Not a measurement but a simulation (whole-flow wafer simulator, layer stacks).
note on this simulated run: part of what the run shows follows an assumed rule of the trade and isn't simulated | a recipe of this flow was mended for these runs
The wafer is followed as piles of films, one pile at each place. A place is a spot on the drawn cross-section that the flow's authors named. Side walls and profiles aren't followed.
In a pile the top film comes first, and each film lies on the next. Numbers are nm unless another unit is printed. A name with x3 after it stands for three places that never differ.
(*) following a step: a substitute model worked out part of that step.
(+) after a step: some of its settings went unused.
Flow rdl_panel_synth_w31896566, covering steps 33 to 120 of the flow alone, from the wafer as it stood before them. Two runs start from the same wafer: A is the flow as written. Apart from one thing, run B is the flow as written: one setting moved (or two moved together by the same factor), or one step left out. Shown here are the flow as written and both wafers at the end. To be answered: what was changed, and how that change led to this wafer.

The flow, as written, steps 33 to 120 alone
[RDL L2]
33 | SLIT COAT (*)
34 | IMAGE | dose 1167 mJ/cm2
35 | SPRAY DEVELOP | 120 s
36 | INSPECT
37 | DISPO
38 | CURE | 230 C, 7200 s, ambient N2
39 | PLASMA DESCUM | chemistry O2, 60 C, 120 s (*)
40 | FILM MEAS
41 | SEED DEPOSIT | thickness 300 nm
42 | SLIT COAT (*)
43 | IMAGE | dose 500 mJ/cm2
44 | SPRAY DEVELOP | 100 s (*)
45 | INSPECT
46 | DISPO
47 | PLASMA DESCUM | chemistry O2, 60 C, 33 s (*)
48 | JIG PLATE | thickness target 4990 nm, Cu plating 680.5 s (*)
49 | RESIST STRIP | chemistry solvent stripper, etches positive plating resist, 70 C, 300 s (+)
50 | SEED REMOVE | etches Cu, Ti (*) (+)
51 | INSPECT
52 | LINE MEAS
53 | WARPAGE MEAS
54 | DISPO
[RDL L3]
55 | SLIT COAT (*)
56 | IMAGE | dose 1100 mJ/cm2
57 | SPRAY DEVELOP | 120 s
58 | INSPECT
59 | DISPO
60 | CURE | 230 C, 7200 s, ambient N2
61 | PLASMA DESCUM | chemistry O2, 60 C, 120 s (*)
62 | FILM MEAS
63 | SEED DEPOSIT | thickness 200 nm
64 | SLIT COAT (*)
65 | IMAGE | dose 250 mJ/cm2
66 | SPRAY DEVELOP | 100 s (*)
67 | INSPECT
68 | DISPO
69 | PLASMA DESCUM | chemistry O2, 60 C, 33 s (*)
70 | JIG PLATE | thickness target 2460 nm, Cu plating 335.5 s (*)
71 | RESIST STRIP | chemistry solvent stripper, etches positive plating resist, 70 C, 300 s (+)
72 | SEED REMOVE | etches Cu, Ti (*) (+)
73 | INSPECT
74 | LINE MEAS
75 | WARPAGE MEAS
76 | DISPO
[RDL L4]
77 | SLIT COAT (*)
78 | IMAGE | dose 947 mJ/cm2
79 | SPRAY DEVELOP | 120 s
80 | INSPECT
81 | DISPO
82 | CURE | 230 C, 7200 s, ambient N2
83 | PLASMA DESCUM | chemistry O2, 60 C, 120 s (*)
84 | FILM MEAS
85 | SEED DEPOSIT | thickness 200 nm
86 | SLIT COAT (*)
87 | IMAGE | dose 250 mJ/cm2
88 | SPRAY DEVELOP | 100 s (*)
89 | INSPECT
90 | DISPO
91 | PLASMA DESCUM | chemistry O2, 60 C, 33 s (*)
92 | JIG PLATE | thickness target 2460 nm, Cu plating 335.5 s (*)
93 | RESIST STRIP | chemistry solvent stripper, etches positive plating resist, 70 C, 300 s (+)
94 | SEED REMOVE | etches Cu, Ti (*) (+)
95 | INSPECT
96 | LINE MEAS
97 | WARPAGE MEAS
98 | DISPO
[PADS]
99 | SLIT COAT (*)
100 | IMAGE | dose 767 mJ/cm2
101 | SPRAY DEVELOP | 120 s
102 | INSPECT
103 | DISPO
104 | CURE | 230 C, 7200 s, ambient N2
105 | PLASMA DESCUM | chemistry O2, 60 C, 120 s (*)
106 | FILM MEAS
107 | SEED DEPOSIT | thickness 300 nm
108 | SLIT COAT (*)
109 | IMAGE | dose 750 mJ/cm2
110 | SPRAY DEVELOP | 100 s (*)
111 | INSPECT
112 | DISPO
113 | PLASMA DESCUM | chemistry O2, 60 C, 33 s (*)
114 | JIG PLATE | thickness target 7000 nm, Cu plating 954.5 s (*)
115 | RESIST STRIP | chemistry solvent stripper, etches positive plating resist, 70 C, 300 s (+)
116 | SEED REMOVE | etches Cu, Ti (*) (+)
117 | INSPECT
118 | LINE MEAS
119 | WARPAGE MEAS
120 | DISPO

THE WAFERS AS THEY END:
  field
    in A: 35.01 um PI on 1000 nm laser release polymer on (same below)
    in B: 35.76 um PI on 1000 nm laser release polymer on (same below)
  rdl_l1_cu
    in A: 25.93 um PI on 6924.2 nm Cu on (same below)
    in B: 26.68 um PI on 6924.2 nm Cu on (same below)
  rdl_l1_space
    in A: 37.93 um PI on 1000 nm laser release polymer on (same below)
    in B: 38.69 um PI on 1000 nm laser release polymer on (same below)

What caused this: step 48, JIG PLATE: Cu plating 986.7 s was run, though the flow has Cu plating 680.5 s.

The path from the change to this, step by step:
  48 | JIG PLATE | thickness target 4990 nm, Cu plating 680.5 s (*)
      rdl_l2_cu, rdl_l2_land, rdl_l2_via, rdl_l2_rim, rdl_l3_land, rdl_l3_via: A Cu gains 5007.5 | B Cu gains 7260.8
  55 | SLIT COAT (*)
      rdl_l3_cu, rdl_l3_space: A PI gains 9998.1 | B PI gains 11.82 um
      rdl_l1_rim: A PI gains 9173.5 | B PI gains 11 um
      (also at 16 further places)
  64 | SLIT COAT (*)
      rdl_l3_cu, rdl_l3_space: A ILINE-POS-THICK-GRADE-A gains 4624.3 (new film) | B ILINE-POS-THICK-GRADE-A gains 4739.4 (new film)
      rdl_l2_space: A ILINE-POS-THICK-GRADE-A gains 5624.6 (new film) | B ILINE-POS-THICK-GRADE-A gains 5800.7 (new film)
      (also at 4 further places)
  66 | SPRAY DEVELOP | 100 s (*)
      rdl_l3_cu: A ILINE-POS-THICK-GRADE-A loses 4624.3 (all of it) | B ILINE-POS-THICK-GRADE-A loses 4739.4 (all of it)
      rdl_l3_land: A ILINE-POS-THICK-GRADE-A loses 2880.1 (all of it) | B ILINE-POS-THICK-GRADE-A loses 2773.1 (all of it)
  71 | RESIST STRIP | chemistry solvent stripper, etches positive plating resist, 70 C, 300 s (+)
      rdl_l2_space: A ILINE-POS-THICK-GRADE-A loses 5594.9 (all of it) | B ILINE-POS-THICK-GRADE-A loses 5771 (all of it)
      rdl_l1_rim: A ILINE-POS-THICK-GRADE-A loses 5047.8 (all of it) | B ILINE-POS-THICK-GRADE-A loses 5247.8 (all of it)
      (also at 3 further places)
  77 | SLIT COAT (*)
      rdl_l2_space: A PI gains 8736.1 | B PI gains 8920
      rdl_l1_rim: A PI gains 8189.4 | B PI gains 8402.6
      (also at 3 further places)
  86 | SLIT COAT (*)
      rdl_l2_via: A ILINE-POS-THICK-GRADE-A gains 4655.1 (new film) | B ILINE-POS-THICK-GRADE-A gains 4507.5 (new film)
  93 | RESIST STRIP | chemistry solvent stripper, etches positive plating resist, 70 C, 300 s (+)
      rdl_l2_via: A ILINE-POS-THICK-GRADE-A loses 4625.4 (all of it) | B ILINE-POS-THICK-GRADE-A loses 4477.8 (all of it)
  99 | SLIT COAT (*)
      rdl_l2_via: A PI gains 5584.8 | B PI gains 5448.6
  108 | SLIT COAT (*)
      rdl_l2_cu, rdl_l2_space: A ILINE-POS-THICK-GRADE-A gains 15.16 um (new film) | B ILINE-POS-THICK-GRADE-A gains 15.21 um (new film)
      rdl_l1_rim: A ILINE-POS-THICK-GRADE-A gains 14.98 um (new film) | B ILINE-POS-THICK-GRADE-A gains 14.99 um (new film)
      (also at 7 further places)
  115 | RESIST STRIP | chemistry solvent stripper, etches positive plating resist, 70 C, 300 s (+)
      rdl_l2_cu, rdl_l2_space: A ILINE-POS-THICK-GRADE-A loses 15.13 um (all of it) | B ILINE-POS-THICK-GRADE-A loses 15.18 um (all of it)
      rdl_l1_rim: A ILINE-POS-THICK-GRADE-A loses 14.95 um (all of it) | B ILINE-POS-THICK-GRADE-A loses 14.96 um (all of it)
      (also at 7 further places)
